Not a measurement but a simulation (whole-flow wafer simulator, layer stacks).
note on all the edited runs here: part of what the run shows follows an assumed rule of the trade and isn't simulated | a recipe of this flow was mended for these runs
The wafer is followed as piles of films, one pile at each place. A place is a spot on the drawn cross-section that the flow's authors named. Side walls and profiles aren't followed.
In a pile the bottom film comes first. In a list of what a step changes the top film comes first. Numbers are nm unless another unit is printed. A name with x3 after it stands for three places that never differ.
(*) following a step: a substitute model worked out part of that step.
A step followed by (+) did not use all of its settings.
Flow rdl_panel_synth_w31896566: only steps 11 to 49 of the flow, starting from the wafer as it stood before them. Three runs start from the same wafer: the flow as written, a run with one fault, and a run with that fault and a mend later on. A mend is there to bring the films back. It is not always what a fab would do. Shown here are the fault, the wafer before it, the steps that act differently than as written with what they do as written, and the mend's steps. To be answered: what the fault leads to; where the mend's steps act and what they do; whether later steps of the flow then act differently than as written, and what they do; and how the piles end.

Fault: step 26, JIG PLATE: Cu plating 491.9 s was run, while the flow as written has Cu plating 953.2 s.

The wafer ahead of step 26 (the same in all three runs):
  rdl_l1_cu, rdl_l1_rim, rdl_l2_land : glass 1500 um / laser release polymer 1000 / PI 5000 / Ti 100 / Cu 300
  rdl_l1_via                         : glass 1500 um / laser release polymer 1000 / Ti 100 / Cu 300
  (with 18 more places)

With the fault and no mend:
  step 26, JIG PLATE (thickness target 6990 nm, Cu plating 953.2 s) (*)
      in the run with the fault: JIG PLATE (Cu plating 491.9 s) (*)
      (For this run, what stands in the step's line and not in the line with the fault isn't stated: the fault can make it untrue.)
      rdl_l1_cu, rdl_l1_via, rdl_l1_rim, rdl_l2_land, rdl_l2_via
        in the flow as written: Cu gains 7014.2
        in the run with the fault: Cu gains 3619.7
  Steps later in the flow that act otherwise than as written:
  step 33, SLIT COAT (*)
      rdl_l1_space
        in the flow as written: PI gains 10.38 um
        in the run with the fault: PI gains 8100.2
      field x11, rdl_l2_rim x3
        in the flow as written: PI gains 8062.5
        in the run with the fault: PI gains 7289
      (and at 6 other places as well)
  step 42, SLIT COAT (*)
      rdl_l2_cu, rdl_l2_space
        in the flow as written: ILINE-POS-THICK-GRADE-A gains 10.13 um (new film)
        in the run with the fault: ILINE-POS-THICK-GRADE-A gains 9705.8 (new film)
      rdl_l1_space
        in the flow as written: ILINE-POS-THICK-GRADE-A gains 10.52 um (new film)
        in the run with the fault: ILINE-POS-THICK-GRADE-A gains 10.04 um (new film)
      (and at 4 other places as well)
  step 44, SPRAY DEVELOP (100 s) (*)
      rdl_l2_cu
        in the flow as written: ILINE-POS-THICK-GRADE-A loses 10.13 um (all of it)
        in the run with the fault: ILINE-POS-THICK-GRADE-A loses 9705.8 (all of it)
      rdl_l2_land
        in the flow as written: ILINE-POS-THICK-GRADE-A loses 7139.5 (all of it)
        in the run with the fault: ILINE-POS-THICK-GRADE-A loses 7619.7 (all of it)
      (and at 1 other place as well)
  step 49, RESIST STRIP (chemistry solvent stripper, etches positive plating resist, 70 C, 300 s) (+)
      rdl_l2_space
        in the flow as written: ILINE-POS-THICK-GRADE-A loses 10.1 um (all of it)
        in the run with the fault: ILINE-POS-THICK-GRADE-A loses 9676.1 (all of it)
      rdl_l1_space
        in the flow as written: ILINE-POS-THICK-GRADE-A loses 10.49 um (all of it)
        in the run with the fault: ILINE-POS-THICK-GRADE-A loses 10.01 um (all of it)
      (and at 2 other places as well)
  At field x11, rdl_l1_cu, rdl_l1_space and 9 more, the piles at the end differ from the flow's by more than 2% or 0.5 nm, whichever is larger.
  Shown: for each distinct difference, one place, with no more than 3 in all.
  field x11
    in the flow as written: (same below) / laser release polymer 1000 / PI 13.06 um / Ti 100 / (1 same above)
    in the run with the fault: (same below) / laser release polymer 1000 / PI 12.29 um / Ti 100 / (1 same above)
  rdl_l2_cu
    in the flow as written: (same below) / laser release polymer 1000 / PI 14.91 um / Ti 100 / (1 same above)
    in the run with the fault: (same below) / laser release polymer 1000 / PI 13.22 um / Ti 100 / (1 same above)
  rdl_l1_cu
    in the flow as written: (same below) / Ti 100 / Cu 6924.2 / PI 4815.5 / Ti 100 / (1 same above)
    in the run with the fault: (same below) / Ti 100 / Cu 3529.7 / PI 5342.2 / Ti 100 / (1 same above)

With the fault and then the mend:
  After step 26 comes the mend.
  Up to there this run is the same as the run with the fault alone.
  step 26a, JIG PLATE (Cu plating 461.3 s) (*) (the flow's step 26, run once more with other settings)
      rdl_l1_cu, rdl_l1_via, rdl_l1_rim, rdl_l2_land, rdl_l2_via
        Cu gains 3394.5
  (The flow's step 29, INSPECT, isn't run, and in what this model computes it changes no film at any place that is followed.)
  Every later step of the flow that is run acts as written at every place that is followed.
  By the end, the piles equal the flow's at every place that both follow.
